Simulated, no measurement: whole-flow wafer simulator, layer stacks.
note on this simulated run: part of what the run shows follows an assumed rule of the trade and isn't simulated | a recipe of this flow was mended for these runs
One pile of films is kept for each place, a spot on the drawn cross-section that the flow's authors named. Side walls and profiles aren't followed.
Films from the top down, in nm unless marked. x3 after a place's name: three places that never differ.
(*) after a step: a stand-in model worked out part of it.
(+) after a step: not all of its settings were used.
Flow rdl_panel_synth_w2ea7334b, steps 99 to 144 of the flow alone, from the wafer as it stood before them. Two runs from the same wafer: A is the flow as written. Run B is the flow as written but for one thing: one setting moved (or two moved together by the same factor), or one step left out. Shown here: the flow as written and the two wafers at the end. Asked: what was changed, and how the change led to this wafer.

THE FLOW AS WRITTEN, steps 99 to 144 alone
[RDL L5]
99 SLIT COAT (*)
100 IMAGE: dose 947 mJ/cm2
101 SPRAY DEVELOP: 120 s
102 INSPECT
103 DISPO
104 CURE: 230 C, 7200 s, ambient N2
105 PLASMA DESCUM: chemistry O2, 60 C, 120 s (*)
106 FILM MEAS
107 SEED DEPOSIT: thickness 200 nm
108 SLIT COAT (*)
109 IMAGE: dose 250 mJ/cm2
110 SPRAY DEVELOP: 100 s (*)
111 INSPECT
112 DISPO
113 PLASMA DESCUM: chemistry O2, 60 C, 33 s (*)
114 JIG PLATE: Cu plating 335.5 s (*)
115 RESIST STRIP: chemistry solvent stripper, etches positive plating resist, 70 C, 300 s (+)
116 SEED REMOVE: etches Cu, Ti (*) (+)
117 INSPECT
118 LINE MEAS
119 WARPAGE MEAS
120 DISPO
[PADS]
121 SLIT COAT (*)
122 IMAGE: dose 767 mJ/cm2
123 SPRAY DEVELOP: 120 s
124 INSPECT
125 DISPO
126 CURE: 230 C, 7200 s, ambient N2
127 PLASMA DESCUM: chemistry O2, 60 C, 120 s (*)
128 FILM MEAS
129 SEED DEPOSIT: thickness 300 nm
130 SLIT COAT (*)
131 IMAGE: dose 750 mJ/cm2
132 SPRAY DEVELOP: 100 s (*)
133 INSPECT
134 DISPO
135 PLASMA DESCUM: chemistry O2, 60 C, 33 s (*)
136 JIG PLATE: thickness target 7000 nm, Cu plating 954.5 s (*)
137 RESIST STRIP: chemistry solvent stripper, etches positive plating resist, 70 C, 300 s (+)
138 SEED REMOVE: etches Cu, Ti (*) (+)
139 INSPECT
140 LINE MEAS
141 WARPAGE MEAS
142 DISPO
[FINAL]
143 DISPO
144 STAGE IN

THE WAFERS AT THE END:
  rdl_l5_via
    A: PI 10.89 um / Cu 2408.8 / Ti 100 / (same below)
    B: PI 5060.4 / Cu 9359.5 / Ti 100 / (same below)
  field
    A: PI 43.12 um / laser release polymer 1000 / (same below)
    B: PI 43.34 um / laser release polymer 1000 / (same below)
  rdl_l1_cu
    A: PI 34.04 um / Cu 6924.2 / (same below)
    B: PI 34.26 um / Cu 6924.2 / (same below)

The cause: step 114, JIG PLATE: Cu plating 416 s was run, where the flow has Cu plating 335.5 s.

How the change led to this, step by step:
  114 JIG PLATE: Cu plating 335.5 s (*)
      rdl_l5_cu, rdl_l5_land, pads_land, pads_via: A Cu +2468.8 | B Cu +3061.2
      rdl_l5_via: A Cu +2468.8 | B Cu +9419.5
  121 SLIT COAT (*)
      rdl_l5_via: A PI +10.89 um (new film) | B PI +5060.4 (new film)
      field: A PI +5893.8 | B PI +6119.3
      (and at 22 more places)
  130 SLIT COAT (*)
      rdl_l5_cu: A ILINE-POS-THICK-GRADE-A +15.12 um (new film) | B ILINE-POS-THICK-GRADE-A +15.26 um (new film)
      rdl_l5_space: A ILINE-POS-THICK-GRADE-A +15.12 um (new film) | B ILINE-POS-THICK-GRADE-A +15.24 um (new film)
      (and at 6 more places)
  132 SPRAY DEVELOP: 100 s (*)
      pads_cu: A ILINE-POS-THICK-GRADE-A -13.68 um (all of it) | B ILINE-POS-THICK-GRADE-A -13.7 um (all of it)
      pads_land: A ILINE-POS-THICK-GRADE-A -13.11 um (all of it) | B ILINE-POS-THICK-GRADE-A -13.06 um (all of it)
      (and at 1 more place)
  137 RESIST STRIP: chemistry solvent stripper, etches positive plating resist, 70 C, 300 s (+)
      rdl_l2_cu, rdl_l2_space: A ILINE-POS-THICK-GRADE-A -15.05 um (all of it) | B ILINE-POS-THICK-GRADE-A -15.04 um (all of it)
      rdl_l5_cu: A ILINE-POS-THICK-GRADE-A -15.09 um (all of it) | B ILINE-POS-THICK-GRADE-A -15.23 um (all of it)
      (and at 4 more places)
